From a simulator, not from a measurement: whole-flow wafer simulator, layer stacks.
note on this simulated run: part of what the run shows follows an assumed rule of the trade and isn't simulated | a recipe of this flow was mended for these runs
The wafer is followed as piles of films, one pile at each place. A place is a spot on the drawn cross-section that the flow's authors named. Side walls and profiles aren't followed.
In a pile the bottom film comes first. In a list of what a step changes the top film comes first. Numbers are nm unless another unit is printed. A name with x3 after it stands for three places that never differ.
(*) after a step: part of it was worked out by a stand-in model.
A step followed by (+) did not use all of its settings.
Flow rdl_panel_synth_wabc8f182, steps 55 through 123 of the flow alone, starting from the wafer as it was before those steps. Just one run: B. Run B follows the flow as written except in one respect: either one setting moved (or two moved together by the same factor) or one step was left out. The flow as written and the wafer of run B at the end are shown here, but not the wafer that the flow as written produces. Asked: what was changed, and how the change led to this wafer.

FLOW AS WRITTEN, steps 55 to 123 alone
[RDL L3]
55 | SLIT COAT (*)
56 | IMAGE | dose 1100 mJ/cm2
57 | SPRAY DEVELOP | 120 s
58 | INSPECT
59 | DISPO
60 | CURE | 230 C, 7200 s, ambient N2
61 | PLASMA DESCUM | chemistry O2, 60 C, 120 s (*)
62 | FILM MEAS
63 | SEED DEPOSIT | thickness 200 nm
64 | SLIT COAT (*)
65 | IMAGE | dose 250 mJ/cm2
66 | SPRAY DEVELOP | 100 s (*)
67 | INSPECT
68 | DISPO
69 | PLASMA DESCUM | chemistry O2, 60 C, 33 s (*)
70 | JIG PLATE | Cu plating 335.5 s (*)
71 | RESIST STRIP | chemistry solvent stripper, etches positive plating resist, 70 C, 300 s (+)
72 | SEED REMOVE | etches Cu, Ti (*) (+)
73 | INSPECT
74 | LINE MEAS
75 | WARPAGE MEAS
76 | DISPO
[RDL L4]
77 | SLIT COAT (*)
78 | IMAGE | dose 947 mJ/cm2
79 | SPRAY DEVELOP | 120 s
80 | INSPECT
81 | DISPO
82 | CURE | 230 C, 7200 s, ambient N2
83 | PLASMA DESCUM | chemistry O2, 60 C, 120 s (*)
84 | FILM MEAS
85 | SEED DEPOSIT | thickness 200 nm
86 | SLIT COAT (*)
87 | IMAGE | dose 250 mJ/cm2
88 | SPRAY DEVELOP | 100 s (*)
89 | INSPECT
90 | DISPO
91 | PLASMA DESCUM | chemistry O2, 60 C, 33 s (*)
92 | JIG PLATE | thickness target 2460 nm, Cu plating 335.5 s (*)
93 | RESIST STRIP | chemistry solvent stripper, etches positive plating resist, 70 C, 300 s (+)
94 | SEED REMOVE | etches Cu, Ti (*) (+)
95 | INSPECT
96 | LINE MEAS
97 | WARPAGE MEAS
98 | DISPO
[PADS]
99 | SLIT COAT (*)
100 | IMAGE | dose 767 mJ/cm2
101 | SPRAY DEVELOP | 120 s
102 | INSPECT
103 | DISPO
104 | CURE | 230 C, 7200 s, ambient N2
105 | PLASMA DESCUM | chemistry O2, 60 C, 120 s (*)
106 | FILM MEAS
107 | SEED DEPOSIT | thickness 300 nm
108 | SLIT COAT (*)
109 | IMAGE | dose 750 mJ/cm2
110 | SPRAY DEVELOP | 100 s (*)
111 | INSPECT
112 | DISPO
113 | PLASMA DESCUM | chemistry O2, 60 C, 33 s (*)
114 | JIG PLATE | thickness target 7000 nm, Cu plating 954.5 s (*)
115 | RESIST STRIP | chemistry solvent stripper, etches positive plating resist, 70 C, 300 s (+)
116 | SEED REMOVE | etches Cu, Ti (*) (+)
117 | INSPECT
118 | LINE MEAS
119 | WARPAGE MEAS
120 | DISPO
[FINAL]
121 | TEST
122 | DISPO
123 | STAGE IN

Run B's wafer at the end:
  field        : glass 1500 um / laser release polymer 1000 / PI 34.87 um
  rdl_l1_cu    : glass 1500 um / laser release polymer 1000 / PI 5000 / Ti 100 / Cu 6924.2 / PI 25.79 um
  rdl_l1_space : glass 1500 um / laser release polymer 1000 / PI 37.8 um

The reason: step 70, JIG PLATE: Cu plating 308.7 s was run, while the flow as written has Cu plating 335.5 s.

How this came from the change, step by step:
  70 | JIG PLATE | Cu plating 335.5 s (*)
      rdl_l3_cu, rdl_l3_land, rdl_l3_via, rdl_l4_land, rdl_l4_via: +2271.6 Cu (as written it would have been: +2468.8 Cu)
  77 | SLIT COAT (*)
      rdl_l3_space: +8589 PI (as written it would have been: +8780.5 PI)
      rdl_l2_rim: +7802.1 PI (as written it would have been: +8037.4 PI)
      (and at 2 other places as well)
  99 | SLIT COAT (*)
      rdl_l4_via: +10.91 um PI (new film) (as written it would have been: +10.89 um PI (new film))
  108 | SLIT COAT (*)
      rdl_l3_cu: +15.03 um ILINE-POS-THICK-GRADE-A (new film) (as written it would have been: +15.04 um ILINE-POS-THICK-GRADE-A (new film))
      rdl_l2_rim: +14.94 um ILINE-POS-THICK-GRADE-A (new film) (as written it would have been: +14.92 um ILINE-POS-THICK-GRADE-A (new film))
      (and at 3 other places as well)
  115 | RESIST STRIP | chemistry solvent stripper, etches positive plating resist, 70 C, 300 s (+)
      rdl_l3_cu: -15 um ILINE-POS-THICK-GRADE-A (all of it) (as written it would have been: -15.01 um ILINE-POS-THICK-GRADE-A (all of it))
      rdl_l2_rim: -14.91 um ILINE-POS-THICK-GRADE-A (all of it) (as written it would have been: -14.89 um ILINE-POS-THICK-GRADE-A (all of it))
      (and at 3 other places as well)
